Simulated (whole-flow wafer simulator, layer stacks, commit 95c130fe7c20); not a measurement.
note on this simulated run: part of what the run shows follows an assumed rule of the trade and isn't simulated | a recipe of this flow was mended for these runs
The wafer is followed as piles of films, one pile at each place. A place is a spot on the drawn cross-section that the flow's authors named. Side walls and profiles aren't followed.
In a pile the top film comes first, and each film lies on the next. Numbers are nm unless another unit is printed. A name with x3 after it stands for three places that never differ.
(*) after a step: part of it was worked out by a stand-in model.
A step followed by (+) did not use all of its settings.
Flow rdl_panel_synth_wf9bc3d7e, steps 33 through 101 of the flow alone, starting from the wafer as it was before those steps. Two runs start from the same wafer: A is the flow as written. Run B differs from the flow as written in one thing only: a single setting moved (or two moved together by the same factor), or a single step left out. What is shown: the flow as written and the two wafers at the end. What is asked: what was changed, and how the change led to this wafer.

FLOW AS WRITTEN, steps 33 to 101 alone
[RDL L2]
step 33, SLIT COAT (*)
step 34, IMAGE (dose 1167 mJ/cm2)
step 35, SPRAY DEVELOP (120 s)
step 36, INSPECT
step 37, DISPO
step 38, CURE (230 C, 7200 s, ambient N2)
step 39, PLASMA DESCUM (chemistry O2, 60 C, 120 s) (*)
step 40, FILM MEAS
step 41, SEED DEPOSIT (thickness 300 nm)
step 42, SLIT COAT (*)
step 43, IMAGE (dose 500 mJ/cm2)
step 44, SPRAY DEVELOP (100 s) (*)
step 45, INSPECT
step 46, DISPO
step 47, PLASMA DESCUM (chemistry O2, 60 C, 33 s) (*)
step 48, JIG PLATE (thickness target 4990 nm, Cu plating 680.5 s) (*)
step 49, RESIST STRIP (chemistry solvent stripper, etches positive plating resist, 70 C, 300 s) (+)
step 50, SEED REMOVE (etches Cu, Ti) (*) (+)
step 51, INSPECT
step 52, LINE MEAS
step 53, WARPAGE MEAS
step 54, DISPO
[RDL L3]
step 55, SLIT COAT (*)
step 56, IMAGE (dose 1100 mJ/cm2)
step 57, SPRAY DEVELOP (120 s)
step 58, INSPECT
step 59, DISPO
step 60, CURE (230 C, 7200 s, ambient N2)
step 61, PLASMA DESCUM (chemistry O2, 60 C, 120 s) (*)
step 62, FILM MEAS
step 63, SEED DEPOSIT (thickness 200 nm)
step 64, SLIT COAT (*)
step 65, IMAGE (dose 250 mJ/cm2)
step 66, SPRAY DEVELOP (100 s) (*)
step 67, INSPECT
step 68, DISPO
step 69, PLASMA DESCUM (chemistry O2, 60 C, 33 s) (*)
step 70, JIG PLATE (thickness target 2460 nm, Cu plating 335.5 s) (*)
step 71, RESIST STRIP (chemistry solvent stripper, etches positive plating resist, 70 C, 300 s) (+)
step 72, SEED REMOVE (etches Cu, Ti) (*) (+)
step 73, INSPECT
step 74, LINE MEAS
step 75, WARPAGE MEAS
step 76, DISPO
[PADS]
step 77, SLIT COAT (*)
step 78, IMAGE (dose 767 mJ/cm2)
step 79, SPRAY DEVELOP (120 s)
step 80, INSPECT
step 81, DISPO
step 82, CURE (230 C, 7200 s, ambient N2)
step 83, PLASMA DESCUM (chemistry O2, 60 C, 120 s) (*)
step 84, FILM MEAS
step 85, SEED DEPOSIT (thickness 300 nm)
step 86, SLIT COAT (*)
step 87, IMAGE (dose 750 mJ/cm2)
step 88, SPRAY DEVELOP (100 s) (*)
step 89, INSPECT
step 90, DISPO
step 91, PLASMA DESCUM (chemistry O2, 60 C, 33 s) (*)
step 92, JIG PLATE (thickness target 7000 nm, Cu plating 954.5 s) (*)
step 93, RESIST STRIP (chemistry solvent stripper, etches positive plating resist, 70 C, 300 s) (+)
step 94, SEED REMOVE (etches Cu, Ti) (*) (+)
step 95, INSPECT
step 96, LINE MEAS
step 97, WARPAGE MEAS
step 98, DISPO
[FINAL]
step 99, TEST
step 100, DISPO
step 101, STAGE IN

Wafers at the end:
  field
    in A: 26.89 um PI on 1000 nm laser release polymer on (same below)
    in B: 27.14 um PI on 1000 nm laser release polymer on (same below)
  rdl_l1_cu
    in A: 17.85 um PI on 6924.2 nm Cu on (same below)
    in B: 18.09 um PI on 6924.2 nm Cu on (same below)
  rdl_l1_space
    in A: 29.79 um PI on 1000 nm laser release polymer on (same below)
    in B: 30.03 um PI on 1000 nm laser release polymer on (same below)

What caused this: step 48, JIG PLATE: Cu plating 782.6 s was run, while the flow as written has Cu plating 680.5 s.

The path from the change to this, step by step:
  step 48, JIG PLATE (thickness target 4990 nm, Cu plating 680.5 s) (*)
      rdl_l2_cu, rdl_l2_land, rdl_l2_via, rdl_l2_rim, rdl_l3_land, rdl_l3_via: A +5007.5 Cu | B +5758.9 Cu
  step 55, SLIT COAT (*)
      rdl_l3_cu, rdl_l3_space: A +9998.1 PI | B +10.59 um PI
      field, pads_cu, pads_space, pads_land, pads_via: A +7936.4 PI | B +8180.1 PI
      (as well as at 7 more places)
  step 64, SLIT COAT (*)
      rdl_l1_rim: A +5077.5 ILINE-POS-THICK-GRADE-A (new film) | B +5201 ILINE-POS-THICK-GRADE-A (new film)
      rdl_l2_via: A +4385.9 ILINE-POS-THICK-GRADE-A (new film) | B +4157 ILINE-POS-THICK-GRADE-A (new film)
  step 71, RESIST STRIP (chemistry solvent stripper, etches positive plating resist, 70 C, 300 s) (+)
      rdl_l1_rim: A -5047.8 ILINE-POS-THICK-GRADE-A (all of it) | B -5171.3 ILINE-POS-THICK-GRADE-A (all of it)
      rdl_l2_via: A -4356.2 ILINE-POS-THICK-GRADE-A (all of it) | B -4127.3 ILINE-POS-THICK-GRADE-A (all of it)
  step 77, SLIT COAT (*)
      rdl_l2_via: A +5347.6 PI | B +5132.2 PI
      rdl_l3_via: A +10.46 um PI (new film) | B +10.4 um PI (new film)
  step 86, SLIT COAT (*)
      rdl_l1_cu: A +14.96 um ILINE-POS-THICK-GRADE-A (new film) | B +14.97 um ILINE-POS-THICK-GRADE-A (new film)
      rdl_l1_space: A +15.05 um ILINE-POS-THICK-GRADE-A (new film) | B +15.04 um ILINE-POS-THICK-GRADE-A (new film)
      (as well as at 9 more places)
  step 93, RESIST STRIP (chemistry solvent stripper, etches positive plating resist, 70 C, 300 s) (+)
      rdl_l1_cu: A -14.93 um ILINE-POS-THICK-GRADE-A (all of it) | B -14.94 um ILINE-POS-THICK-GRADE-A (all of it)
      rdl_l2_cu: A -15.28 um ILINE-POS-THICK-GRADE-A (all of it) | B -15.35 um ILINE-POS-THICK-GRADE-A (all of it)
      (as well as at 8 more places)
